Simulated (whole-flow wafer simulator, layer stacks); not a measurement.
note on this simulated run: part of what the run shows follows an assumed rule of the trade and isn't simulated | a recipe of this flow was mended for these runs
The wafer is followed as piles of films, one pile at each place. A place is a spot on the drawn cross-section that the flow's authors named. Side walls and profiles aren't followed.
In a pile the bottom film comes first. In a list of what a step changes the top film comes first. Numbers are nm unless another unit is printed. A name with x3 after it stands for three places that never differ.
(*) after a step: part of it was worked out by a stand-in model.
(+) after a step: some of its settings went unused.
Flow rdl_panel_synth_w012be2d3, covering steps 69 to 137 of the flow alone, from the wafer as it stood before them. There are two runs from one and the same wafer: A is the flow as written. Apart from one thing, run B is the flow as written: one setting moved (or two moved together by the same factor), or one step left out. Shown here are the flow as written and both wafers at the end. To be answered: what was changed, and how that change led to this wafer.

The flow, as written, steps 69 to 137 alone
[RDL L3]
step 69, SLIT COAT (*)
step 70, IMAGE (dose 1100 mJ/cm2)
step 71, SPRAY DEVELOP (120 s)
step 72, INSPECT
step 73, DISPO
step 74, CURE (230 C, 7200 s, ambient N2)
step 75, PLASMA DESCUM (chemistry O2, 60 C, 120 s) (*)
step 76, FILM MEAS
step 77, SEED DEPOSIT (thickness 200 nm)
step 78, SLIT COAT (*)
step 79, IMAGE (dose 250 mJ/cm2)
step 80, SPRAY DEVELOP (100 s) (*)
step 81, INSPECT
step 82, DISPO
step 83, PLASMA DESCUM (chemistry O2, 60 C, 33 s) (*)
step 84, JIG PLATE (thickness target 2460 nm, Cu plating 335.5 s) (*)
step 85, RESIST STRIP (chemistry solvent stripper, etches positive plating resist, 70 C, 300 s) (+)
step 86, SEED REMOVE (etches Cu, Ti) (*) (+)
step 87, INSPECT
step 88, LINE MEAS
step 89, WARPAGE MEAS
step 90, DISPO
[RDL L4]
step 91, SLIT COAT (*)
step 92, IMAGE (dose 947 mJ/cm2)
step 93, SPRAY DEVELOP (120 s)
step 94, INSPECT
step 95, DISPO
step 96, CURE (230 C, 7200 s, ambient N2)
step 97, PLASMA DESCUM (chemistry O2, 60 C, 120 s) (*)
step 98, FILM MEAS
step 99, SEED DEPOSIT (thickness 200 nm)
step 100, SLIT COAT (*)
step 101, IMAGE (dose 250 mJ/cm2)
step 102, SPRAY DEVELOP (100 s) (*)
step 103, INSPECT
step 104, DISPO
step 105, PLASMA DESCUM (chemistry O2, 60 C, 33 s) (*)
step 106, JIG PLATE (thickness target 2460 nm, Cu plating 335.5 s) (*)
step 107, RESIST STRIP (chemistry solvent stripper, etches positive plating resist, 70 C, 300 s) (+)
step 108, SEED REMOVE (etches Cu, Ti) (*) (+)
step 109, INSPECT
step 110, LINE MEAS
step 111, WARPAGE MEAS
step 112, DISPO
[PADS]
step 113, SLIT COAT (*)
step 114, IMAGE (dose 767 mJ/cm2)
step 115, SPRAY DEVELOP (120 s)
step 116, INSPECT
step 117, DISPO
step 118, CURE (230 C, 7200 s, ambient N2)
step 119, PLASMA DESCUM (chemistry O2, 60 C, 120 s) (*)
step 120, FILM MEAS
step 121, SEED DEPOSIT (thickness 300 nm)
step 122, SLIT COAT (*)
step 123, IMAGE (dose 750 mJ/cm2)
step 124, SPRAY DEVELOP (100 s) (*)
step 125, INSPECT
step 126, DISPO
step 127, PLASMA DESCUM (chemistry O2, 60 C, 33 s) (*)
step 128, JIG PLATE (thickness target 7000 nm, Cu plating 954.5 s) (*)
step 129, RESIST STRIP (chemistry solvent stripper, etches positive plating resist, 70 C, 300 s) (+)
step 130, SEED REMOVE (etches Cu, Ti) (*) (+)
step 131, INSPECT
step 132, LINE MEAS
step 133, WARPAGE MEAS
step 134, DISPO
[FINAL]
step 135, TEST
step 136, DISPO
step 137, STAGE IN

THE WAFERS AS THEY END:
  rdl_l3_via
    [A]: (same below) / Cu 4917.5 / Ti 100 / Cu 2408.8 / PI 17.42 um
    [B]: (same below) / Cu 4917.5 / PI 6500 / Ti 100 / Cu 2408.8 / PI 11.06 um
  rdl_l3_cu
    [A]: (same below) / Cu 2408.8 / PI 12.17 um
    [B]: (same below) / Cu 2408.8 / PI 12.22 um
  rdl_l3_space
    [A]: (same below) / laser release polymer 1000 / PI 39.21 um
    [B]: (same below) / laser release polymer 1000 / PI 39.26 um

The reason: step 71, SPRAY DEVELOP: 120 s, was skipped.

The path from the change to this, step by step:
  step 78, SLIT COAT (*)
      rdl_l3_cu, rdl_l3_space: A ILINE-POS-THICK-GRADE-A gains 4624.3 (new film) | B ILINE-POS-THICK-GRADE-A gains 5438 (new film)
      rdl_l2_rim: A ILINE-POS-THICK-GRADE-A gains 3695.4 (new film) | B ILINE-POS-THICK-GRADE-A gains 4816.6 (new film)
      (and at 2 other places as well)
  step 80, SPRAY DEVELOP (100 s) (*)
      rdl_l3_cu: A ILINE-POS-THICK-GRADE-A loses 4624.3 (all of it) | B ILINE-POS-THICK-GRADE-A loses 5438 (all of it)
      rdl_l3_land: A ILINE-POS-THICK-GRADE-A loses 2880.1 (all of it) | B ILINE-POS-THICK-GRADE-A loses 4579.7 (all of it)
      (and at 1 other place as well)
  step 85, RESIST STRIP (chemistry solvent stripper, etches positive plating resist, 70 C, 300 s) (+)
      rdl_l3_space: A ILINE-POS-THICK-GRADE-A loses 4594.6 (all of it) | B ILINE-POS-THICK-GRADE-A loses 5408.3 (all of it)
      rdl_l2_rim: A ILINE-POS-THICK-GRADE-A loses 3665.7 (all of it) | B ILINE-POS-THICK-GRADE-A loses 4786.9 (all of it)
  step 91, SLIT COAT (*)
      rdl_l3_via: A PI gains 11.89 um (new film) | B PI gains 5660.6 (new film)
      rdl_l3_land: A PI gains 5476.5 (new film) | B PI gains 5612.1 (new film)
  step 100, SLIT COAT (*)
      rdl_l3_via: A ILINE-POS-THICK-GRADE-A gains 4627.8 (new film) | B ILINE-POS-THICK-GRADE-A gains 4485.7 (new film)
  step 107, RESIST STRIP (chemistry solvent stripper, etches positive plating resist, 70 C, 300 s) (+)
      rdl_l3_via: A ILINE-POS-THICK-GRADE-A loses 4598.1 (all of it) | B ILINE-POS-THICK-GRADE-A loses 4456 (all of it)
  step 113, SLIT COAT (*)
      rdl_l3_via: A PI gains 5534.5 | B PI gains 5395.1
  step 122, SLIT COAT (*)
      rdl_l3_cu: A ILINE-POS-THICK-GRADE-A gains 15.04 um (new film) | B ILINE-POS-THICK-GRADE-A gains 15.05 um (new film)
      rdl_l3_space: A ILINE-POS-THICK-GRADE-A gains 15.03 um (new film) | B ILINE-POS-THICK-GRADE-A gains 15.04 um (new film)
      (and at 3 other places as well)
  step 129, RESIST STRIP (chemistry solvent stripper, etches positive plating resist, 70 C, 300 s) (+)
      rdl_l3_cu: A ILINE-POS-THICK-GRADE-A loses 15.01 um (all of it) | B ILINE-POS-THICK-GRADE-A loses 15.02 um (all of it)
      rdl_l3_space: A ILINE-POS-THICK-GRADE-A loses 15 um (all of it) | B ILINE-POS-THICK-GRADE-A loses 15.01 um (all of it)
      (and at 3 other places as well)
Taking metal films that touch as one body, rdl_l3_via has 2 bodies (between them, from the top down: PI 6500); the flow as written gives 1 body.
